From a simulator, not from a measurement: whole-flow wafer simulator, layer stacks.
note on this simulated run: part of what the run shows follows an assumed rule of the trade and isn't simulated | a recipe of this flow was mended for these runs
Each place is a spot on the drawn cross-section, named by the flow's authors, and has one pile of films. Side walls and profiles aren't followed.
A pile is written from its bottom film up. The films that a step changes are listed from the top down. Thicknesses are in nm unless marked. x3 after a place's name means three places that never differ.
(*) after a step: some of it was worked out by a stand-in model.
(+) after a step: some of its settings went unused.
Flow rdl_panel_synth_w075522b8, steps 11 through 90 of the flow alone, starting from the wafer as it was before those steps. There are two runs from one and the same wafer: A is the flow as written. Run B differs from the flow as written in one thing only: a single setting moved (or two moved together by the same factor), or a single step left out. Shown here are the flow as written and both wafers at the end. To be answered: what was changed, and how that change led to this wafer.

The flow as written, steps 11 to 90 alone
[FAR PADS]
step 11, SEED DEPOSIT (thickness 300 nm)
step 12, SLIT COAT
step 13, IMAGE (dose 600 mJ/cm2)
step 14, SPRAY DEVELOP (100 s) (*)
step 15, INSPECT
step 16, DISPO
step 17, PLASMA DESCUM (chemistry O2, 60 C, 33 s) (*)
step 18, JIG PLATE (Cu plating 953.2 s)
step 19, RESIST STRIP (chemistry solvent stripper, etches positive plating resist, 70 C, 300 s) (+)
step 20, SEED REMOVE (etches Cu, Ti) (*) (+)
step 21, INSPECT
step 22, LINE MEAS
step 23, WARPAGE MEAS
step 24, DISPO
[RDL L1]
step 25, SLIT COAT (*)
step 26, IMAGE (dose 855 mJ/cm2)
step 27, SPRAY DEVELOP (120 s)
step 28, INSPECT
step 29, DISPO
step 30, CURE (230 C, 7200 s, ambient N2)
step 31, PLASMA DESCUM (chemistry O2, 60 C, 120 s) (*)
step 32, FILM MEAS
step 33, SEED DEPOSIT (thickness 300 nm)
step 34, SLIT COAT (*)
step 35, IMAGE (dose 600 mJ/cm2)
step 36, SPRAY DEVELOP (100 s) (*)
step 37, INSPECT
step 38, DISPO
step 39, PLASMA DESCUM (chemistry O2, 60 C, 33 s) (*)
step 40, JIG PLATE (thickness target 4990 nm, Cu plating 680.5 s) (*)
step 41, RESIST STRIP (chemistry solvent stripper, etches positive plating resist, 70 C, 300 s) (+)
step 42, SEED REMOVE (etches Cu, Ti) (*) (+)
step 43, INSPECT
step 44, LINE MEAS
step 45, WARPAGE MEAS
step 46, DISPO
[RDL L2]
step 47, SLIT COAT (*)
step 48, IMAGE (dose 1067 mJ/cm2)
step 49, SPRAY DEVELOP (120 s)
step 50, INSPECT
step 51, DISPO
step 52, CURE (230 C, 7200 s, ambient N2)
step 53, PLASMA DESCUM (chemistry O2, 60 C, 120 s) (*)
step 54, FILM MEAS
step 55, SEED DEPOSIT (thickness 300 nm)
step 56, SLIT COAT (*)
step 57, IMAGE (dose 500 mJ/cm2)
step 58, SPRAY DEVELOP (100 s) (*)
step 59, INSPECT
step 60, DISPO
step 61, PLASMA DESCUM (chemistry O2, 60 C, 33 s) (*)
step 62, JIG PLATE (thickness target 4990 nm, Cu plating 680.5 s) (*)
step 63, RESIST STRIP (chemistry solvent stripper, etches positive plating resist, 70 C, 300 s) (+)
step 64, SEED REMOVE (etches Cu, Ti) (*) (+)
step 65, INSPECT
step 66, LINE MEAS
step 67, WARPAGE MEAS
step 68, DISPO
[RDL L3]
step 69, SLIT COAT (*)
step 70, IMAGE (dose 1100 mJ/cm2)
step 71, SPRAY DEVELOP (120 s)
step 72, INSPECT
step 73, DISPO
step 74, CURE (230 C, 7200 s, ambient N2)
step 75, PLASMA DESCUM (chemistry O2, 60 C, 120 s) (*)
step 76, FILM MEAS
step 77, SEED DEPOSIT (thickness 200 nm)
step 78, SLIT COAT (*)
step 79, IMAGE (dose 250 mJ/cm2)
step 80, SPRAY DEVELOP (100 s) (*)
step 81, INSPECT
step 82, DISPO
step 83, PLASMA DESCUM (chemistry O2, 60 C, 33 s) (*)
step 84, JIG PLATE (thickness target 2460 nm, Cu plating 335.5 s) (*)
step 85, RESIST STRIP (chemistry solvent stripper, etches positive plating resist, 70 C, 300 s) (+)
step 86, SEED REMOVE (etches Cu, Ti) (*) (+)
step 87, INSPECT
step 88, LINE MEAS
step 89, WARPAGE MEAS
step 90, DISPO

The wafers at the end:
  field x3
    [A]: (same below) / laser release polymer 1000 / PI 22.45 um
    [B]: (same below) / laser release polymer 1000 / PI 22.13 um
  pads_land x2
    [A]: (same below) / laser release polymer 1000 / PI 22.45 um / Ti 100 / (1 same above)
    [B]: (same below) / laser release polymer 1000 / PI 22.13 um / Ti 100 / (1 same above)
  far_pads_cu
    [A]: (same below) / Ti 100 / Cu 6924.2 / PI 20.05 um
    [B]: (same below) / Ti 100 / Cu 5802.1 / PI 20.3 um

What caused this: step 18, JIG PLATE: Cu plating 800.7 s was run, whereas the flow has Cu plating 953.2 s.

How this came from the change, step by step:
  step 18, JIG PLATE (Cu plating 953.2 s)
      far_pads_cu, rdl_l1_land, rdl_l1_via: A +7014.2 Cu | B +5892.1 Cu
  step 25, SLIT COAT (*)
      field x3, rdl_l2_cu, rdl_l2_space and 10 more: A +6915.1 PI (new film) | B +6588.3 PI (new film)
      far_pads_cu: A +4450.5 PI (new film) | B +4545.6 PI (new film)
      (as well as at 2 more places)
  step 34, SLIT COAT (*)
      far_pads_cu: A +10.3 um ILINE-POS-THICK-GRADE-A (new film) | B +10.48 um ILINE-POS-THICK-GRADE-A (new film)
      rdl_l1_cu: A +12.38 um ILINE-POS-THICK-GRADE-A (new film) | B +12.29 um ILINE-POS-THICK-GRADE-A (new film)
      (as well as at 3 more places)
  step 36, SPRAY DEVELOP (100 s) (*)
      rdl_l1_cu: A -12.38 um ILINE-POS-THICK-GRADE-A (all of it) | B -12.29 um ILINE-POS-THICK-GRADE-A (all of it)
      rdl_l1_land: A -9677 ILINE-POS-THICK-GRADE-A (all of it) | B -9875.1 ILINE-POS-THICK-GRADE-A (all of it)
      (as well as at 1 more place)
  step 41, RESIST STRIP (chemistry solvent stripper, etches positive plating resist, 70 C, 300 s) (+)
      far_pads_cu: A -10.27 um ILINE-POS-THICK-GRADE-A (all of it) | B -10.45 um ILINE-POS-THICK-GRADE-A (all of it)
      rdl_l1_space: A -12.36 um ILINE-POS-THICK-GRADE-A (all of it) | B -12.27 um ILINE-POS-THICK-GRADE-A (all of it)
  step 47, SLIT COAT (*)
      rdl_l1_cu: A +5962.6 PI (new film) | B +5802.6 PI (new film)
      rdl_l1_space: A +9924.5 PI | B +9673 PI
      (as well as at 1 more place)
  step 56, SLIT COAT (*)
      rdl_l1_cu: A +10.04 um ILINE-POS-THICK-GRADE-A (new film) | B +9896.5 ILINE-POS-THICK-GRADE-A (new film)
      rdl_l1_space: A +11.02 um ILINE-POS-THICK-GRADE-A (new film) | B +10.94 um ILINE-POS-THICK-GRADE-A (new film)
  step 63, RESIST STRIP (chemistry solvent stripper, etches positive plating resist, 70 C, 300 s) (+)
      rdl_l1_cu: A -10.01 um ILINE-POS-THICK-GRADE-A (all of it) | B -9866.8 ILINE-POS-THICK-GRADE-A (all of it)
      rdl_l1_space: A -10.99 um ILINE-POS-THICK-GRADE-A (all of it) | B -10.91 um ILINE-POS-THICK-GRADE-A (all of it)
